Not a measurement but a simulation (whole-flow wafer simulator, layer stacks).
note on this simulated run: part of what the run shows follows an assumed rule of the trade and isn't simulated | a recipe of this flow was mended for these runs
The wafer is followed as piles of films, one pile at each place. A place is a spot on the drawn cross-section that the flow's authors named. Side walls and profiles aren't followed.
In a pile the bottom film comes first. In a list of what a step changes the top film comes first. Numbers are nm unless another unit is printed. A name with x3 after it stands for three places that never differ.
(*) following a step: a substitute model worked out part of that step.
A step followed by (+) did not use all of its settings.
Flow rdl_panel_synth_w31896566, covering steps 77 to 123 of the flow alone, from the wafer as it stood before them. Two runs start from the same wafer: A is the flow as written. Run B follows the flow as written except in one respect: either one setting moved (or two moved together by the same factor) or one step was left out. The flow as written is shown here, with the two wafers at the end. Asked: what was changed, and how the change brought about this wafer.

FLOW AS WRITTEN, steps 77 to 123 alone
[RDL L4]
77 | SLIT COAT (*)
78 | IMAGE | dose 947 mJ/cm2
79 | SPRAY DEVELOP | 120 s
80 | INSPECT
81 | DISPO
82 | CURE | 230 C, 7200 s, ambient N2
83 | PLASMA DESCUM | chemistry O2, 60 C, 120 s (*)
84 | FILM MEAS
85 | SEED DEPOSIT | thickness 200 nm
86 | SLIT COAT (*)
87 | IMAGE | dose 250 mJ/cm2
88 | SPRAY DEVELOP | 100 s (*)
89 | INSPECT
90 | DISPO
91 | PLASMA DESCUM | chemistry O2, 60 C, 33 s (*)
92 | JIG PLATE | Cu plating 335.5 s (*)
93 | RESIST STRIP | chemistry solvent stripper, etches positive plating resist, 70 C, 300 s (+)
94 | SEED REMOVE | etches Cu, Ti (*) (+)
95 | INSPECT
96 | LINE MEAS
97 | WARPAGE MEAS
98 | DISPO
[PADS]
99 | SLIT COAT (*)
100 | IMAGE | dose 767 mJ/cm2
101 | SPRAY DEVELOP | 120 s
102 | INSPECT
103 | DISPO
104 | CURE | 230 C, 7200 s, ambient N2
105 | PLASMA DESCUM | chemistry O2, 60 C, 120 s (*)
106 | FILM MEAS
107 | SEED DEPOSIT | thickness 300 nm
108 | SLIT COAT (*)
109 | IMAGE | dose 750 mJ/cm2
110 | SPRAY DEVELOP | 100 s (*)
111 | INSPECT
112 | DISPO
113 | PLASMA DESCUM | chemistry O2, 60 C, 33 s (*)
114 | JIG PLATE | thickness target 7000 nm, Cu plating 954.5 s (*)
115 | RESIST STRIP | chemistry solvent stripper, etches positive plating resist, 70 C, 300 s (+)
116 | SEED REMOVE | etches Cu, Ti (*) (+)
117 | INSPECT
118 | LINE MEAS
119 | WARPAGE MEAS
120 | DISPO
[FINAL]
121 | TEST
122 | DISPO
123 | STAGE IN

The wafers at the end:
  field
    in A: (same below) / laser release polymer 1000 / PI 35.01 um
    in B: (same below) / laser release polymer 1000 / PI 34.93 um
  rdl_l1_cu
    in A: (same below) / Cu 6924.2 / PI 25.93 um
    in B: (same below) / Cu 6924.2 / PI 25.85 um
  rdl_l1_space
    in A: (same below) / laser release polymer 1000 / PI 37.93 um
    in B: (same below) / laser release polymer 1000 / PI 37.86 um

The reason: step 92, JIG PLATE: Cu plating 308.7 s was run, though the flow has Cu plating 335.5 s.

The path from the change to this, step by step:
  92 | JIG PLATE | Cu plating 335.5 s (*)
      rdl_l4_cu, rdl_l4_land, rdl_l4_via, pads_land, pads_via: A Cu gains 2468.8 | B Cu gains 2271.6
  99 | SLIT COAT (*)
      rdl_l4_space: A PI gains 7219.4 | B PI gains 6962
      rdl_l4_land: A PI gains 4480.6 (new film) | B PI gains 4317.5 (new film)
      (also at 2 further places)
  108 | SLIT COAT (*)
      rdl_l4_cu, rdl_l4_space: A ILINE-POS-THICK-GRADE-A gains 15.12 um (new film) | B ILINE-POS-THICK-GRADE-A gains 15.06 um (new film)
      rdl_l4_land: A ILINE-POS-THICK-GRADE-A gains 14.89 um (new film) | B ILINE-POS-THICK-GRADE-A gains 14.93 um (new film)
      (also at 5 further places)
  110 | SPRAY DEVELOP | 100 s (*)
      pads_cu: A ILINE-POS-THICK-GRADE-A loses 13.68 um (all of it) | B ILINE-POS-THICK-GRADE-A loses 13.67 um (all of it)
      pads_land: A ILINE-POS-THICK-GRADE-A loses 13.11 um (all of it) | B ILINE-POS-THICK-GRADE-A loses 13.13 um (all of it)
      (also at 1 further place)
  114 | JIG PLATE | thickness target 7000 nm, Cu plating 954.5 s (*)
      pads_via: A Au/Ni/Cu gains 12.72 um (new film) | B Au/Ni/Cu gains 12.74 um (new film)
  115 | RESIST STRIP | chemistry solvent stripper, etches positive plating resist, 70 C, 300 s (+)
      rdl_l4_cu, rdl_l4_space: A ILINE-POS-THICK-GRADE-A loses 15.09 um (all of it) | B ILINE-POS-THICK-GRADE-A loses 15.03 um (all of it)
      rdl_l4_land: A ILINE-POS-THICK-GRADE-A loses 14.86 um (all of it) | B ILINE-POS-THICK-GRADE-A loses 14.9 um (all of it)
      (also at 2 further places)
